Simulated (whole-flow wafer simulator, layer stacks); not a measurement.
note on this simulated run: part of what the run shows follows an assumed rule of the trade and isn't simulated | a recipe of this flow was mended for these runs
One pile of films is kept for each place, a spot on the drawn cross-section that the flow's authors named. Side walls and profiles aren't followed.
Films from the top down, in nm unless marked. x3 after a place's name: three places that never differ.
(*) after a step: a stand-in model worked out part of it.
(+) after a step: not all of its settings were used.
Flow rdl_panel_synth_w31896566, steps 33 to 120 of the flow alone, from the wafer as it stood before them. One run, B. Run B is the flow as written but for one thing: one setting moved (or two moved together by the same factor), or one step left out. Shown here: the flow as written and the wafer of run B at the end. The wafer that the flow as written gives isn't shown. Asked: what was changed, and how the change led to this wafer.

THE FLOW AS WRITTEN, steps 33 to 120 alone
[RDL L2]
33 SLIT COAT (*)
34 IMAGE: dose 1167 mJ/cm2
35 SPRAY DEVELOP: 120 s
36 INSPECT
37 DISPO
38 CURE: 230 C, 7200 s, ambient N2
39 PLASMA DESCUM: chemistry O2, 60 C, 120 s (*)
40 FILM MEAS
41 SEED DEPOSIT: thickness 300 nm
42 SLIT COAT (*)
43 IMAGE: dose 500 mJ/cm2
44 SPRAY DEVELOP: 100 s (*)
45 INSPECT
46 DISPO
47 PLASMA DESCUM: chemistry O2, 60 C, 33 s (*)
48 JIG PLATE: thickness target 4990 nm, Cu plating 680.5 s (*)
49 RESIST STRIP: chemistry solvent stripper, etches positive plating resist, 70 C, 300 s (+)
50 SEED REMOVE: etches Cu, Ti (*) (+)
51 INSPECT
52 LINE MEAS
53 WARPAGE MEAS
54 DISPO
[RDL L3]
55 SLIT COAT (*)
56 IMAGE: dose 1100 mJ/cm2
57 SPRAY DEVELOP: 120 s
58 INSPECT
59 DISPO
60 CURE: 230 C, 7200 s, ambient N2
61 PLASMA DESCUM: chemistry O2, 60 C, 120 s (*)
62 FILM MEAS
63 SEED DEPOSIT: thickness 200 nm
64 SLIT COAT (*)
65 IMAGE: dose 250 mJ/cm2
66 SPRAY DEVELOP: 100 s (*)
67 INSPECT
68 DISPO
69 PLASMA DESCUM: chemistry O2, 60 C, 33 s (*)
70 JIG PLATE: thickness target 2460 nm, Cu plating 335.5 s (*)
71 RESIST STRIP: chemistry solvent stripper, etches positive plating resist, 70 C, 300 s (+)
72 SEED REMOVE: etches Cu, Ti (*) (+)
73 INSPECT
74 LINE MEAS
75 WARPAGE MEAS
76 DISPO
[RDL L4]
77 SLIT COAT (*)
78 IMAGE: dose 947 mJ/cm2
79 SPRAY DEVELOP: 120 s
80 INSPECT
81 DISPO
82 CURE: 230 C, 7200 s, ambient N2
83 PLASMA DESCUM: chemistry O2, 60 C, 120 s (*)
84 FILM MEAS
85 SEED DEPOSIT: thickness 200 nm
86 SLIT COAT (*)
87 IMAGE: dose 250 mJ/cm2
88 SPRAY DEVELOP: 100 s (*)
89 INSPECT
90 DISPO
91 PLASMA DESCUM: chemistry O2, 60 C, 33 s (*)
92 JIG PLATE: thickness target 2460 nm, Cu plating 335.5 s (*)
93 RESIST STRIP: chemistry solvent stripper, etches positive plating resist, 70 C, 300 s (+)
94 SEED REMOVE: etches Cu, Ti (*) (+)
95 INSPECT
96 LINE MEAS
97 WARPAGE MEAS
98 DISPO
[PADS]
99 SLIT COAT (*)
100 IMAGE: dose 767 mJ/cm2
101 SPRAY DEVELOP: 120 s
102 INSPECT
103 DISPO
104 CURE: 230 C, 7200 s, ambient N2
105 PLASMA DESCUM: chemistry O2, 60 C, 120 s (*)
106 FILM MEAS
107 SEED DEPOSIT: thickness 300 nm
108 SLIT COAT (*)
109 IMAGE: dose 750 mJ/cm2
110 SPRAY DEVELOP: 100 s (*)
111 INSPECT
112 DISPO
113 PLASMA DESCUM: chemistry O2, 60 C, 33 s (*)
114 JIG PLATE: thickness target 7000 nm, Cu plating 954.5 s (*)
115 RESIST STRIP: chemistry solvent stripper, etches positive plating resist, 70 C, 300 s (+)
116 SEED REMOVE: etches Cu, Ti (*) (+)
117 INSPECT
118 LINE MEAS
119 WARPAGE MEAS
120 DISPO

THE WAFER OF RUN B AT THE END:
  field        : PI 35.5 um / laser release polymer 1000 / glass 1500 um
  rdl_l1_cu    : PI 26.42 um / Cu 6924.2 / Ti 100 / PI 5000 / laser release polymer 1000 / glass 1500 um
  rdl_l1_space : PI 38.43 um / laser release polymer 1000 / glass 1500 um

The cause: step 48, JIG PLATE: Cu plating 884.6 s was run, where the flow has Cu plating 680.5 s.

How the change led to this, step by step:
  48 JIG PLATE: thickness target 4990 nm, Cu plating 680.5 s (*)
      rdl_l2_cu, rdl_l2_land, rdl_l2_via, rdl_l2_rim, rdl_l3_land, rdl_l3_via: Cu +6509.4 (as written it would be: Cu +5007.5)
  55 SLIT COAT (*)
      rdl_l3_cu, rdl_l3_space: PI +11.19 um (as written it would be: PI +9998.1)
      rdl_l1_rim: PI +10.35 um (as written it would be: PI +9173.5)
      (and at 16 more places)
  64 SLIT COAT (*)
      rdl_l1_rim: ILINE-POS-THICK-GRADE-A +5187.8 (new film) (as written it would be: ILINE-POS-THICK-GRADE-A +5077.5 (new film))
      rdl_l2_via: ILINE-POS-THICK-GRADE-A +4187.6 (new film) (as written it would be: ILINE-POS-THICK-GRADE-A +4385.9 (new film))
      (and at 1 more place)
  66 SPRAY DEVELOP: 100 s (*)
      rdl_l3_land: ILINE-POS-THICK-GRADE-A -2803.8 (all of it) (as written it would be: ILINE-POS-THICK-GRADE-A -2880.1 (all of it))
  71 RESIST STRIP: chemistry solvent stripper, etches positive plating resist, 70 C, 300 s (+)
      rdl_l1_rim: ILINE-POS-THICK-GRADE-A -5158.1 (all of it) (as written it would be: ILINE-POS-THICK-GRADE-A -5047.8 (all of it))
      rdl_l2_via: ILINE-POS-THICK-GRADE-A -4157.9 (all of it) (as written it would be: ILINE-POS-THICK-GRADE-A -4356.2 (all of it))
  77 SLIT COAT (*)
      rdl_l2_via: PI +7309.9 (as written it would be: PI +7515)
      rdl_l3_land: PI +5329.4 (new film) (as written it would be: PI +5476.5 (new film))
      (and at 1 more place)
  108 SLIT COAT (*)
      rdl_l2_cu, rdl_l2_space: ILINE-POS-THICK-GRADE-A +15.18 um (new film) (as written it would be: ILINE-POS-THICK-GRADE-A +15.16 um (new film))
      rdl_l2_land: ILINE-POS-THICK-GRADE-A +14.82 um (new film) (as written it would be: ILINE-POS-THICK-GRADE-A +14.84 um (new film))
      (and at 5 more places)
  115 RESIST STRIP: chemistry solvent stripper, etches positive plating resist, 70 C, 300 s (+)
      rdl_l2_cu, rdl_l2_space: ILINE-POS-THICK-GRADE-A -15.15 um (all of it) (as written it would be: ILINE-POS-THICK-GRADE-A -15.13 um (all of it))
      rdl_l2_land: ILINE-POS-THICK-GRADE-A -14.79 um (all of it) (as written it would be: ILINE-POS-THICK-GRADE-A -14.81 um (all of it))
      (and at 5 more places)
